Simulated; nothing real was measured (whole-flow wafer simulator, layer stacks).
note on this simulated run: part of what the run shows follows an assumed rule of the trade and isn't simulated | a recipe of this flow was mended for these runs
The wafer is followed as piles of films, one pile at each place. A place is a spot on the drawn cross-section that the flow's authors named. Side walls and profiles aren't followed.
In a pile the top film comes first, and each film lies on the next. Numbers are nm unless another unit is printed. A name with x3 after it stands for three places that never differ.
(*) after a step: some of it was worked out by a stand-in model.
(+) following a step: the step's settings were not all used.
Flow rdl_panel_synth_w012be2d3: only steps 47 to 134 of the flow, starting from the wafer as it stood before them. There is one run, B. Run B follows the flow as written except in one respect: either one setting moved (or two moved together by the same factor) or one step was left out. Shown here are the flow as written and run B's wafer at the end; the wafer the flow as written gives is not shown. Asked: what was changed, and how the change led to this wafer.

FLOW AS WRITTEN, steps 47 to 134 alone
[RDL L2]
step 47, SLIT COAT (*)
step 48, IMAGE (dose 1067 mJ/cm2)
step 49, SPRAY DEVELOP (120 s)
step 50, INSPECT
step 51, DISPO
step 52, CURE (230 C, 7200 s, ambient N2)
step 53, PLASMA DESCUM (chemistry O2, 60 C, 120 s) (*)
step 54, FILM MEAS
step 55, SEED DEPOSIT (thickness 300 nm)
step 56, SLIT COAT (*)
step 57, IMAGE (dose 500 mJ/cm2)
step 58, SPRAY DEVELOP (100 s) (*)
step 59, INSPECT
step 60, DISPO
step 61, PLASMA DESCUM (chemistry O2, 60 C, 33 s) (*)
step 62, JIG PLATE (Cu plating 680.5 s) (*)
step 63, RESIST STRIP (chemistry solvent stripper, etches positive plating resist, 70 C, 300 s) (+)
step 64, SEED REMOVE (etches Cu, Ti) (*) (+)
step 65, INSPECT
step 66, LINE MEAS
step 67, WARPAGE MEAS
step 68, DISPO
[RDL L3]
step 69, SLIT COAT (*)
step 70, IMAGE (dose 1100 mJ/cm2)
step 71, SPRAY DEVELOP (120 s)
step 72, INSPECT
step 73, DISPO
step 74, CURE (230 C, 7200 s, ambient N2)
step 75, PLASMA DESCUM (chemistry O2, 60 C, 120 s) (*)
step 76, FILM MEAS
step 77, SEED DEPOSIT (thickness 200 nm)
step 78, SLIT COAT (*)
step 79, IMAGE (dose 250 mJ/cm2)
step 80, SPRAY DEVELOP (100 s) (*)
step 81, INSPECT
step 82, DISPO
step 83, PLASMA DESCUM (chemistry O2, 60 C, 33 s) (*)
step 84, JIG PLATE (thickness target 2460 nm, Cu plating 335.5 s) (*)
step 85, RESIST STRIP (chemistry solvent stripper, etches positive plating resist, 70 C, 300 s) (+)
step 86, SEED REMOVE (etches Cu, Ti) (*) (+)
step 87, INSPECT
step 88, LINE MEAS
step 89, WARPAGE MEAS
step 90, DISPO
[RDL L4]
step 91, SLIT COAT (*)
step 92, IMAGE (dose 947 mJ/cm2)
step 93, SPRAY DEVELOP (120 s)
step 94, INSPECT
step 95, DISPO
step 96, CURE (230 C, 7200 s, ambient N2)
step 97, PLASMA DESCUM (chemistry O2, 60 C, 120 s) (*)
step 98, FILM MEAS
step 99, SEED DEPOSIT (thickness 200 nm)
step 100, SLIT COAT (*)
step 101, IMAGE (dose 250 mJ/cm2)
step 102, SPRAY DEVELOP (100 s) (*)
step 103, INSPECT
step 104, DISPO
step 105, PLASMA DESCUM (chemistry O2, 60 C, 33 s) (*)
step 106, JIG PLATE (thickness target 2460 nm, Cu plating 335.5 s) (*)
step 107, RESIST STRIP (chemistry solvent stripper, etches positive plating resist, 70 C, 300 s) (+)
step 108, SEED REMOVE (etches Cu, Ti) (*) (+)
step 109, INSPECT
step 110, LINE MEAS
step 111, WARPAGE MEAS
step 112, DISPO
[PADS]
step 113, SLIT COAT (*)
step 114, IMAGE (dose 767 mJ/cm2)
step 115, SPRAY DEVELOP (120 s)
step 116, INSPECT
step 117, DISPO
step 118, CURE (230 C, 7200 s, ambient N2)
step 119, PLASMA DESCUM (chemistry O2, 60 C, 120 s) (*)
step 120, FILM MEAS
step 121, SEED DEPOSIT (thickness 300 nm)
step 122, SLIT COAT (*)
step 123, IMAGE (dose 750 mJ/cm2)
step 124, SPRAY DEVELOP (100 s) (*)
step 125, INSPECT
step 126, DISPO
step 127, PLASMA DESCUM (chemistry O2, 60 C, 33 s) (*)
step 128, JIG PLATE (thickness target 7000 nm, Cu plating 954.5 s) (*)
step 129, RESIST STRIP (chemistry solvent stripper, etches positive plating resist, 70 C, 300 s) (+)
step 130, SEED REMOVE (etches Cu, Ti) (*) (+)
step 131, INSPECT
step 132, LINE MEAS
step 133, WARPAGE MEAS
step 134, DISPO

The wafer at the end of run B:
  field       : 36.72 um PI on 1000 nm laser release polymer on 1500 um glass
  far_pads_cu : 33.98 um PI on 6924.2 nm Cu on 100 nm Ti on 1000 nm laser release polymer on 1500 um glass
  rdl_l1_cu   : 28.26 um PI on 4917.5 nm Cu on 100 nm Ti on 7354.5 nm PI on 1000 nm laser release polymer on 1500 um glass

Cause: step 62, JIG PLATE: Cu plating 789.4 s was run, while the flow as written has Cu plating 680.5 s.

Step by step, how the change led to this:
  step 62, JIG PLATE (Cu plating 680.5 s) (*)
      rdl_l2_cu, rdl_l2_land, rdl_l2_via, rdl_l2_rim, rdl_l3_land, rdl_l3_via: +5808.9 Cu (it would be, as written: +5007.5 Cu)
  step 69, SLIT COAT (*)
      rdl_l3_cu, rdl_l3_space: +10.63 um PI (it would be, as written: +9998.1 PI)
      rdl_l1_rim: +10.05 um PI (it would be, as written: +9339.9 PI)
      (as well as at 17 more places)
  step 78, SLIT COAT (*)
      rdl_l2_space: +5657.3 ILINE-POS-THICK-GRADE-A (new film) (it would be, as written: +5535.4 ILINE-POS-THICK-GRADE-A (new film))
      rdl_l1_rim: +5225.5 ILINE-POS-THICK-GRADE-A (new film) (it would be, as written: +5099.6 ILINE-POS-THICK-GRADE-A (new film))
      (as well as at 1 more place)
  step 85, RESIST STRIP (chemistry solvent stripper, etches positive plating resist, 70 C, 300 s) (+)
      rdl_l2_space: -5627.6 ILINE-POS-THICK-GRADE-A (all of it) (it would be, as written: -5505.7 ILINE-POS-THICK-GRADE-A (all of it))
      rdl_l1_rim: -5195.8 ILINE-POS-THICK-GRADE-A (all of it) (it would be, as written: -5069.9 ILINE-POS-THICK-GRADE-A (all of it))
      (as well as at 1 more place)
  step 91, SLIT COAT (*)
      rdl_l2_via: +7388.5 PI (it would be, as written: +7647.3 PI)
      rdl_l3_via: +11.78 um PI (new film) (it would be, as written: +11.89 um PI (new film))
  step 100, SLIT COAT (*)
      rdl_l2_via: +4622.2 ILINE-POS-THICK-GRADE-A (new film) (it would be, as written: +4724.8 ILINE-POS-THICK-GRADE-A (new film))
  step 107, RESIST STRIP (chemistry solvent stripper, etches positive plating resist, 70 C, 300 s) (+)
      rdl_l2_via: -4592.5 ILINE-POS-THICK-GRADE-A (all of it) (it would be, as written: -4695.1 ILINE-POS-THICK-GRADE-A (all of it))
  step 122, SLIT COAT (*)
      rdl_l2_cu, rdl_l2_space: +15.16 um ILINE-POS-THICK-GRADE-A (new film) (it would be, as written: +15.12 um ILINE-POS-THICK-GRADE-A (new film))
      rdl_l2_land: +14.85 um ILINE-POS-THICK-GRADE-A (new film) (it would be, as written: +14.88 um ILINE-POS-THICK-GRADE-A (new film))
      (as well as at 5 more places)
  step 129, RESIST STRIP (chemistry solvent stripper, etches positive plating resist, 70 C, 300 s) (+)
      rdl_l2_cu, rdl_l2_space: -15.13 um ILINE-POS-THICK-GRADE-A (all of it) (it would be, as written: -15.09 um ILINE-POS-THICK-GRADE-A (all of it))
      rdl_l2_land: -14.82 um ILINE-POS-THICK-GRADE-A (all of it) (it would be, as written: -14.85 um ILINE-POS-THICK-GRADE-A (all of it))
      (as well as at 5 more places)
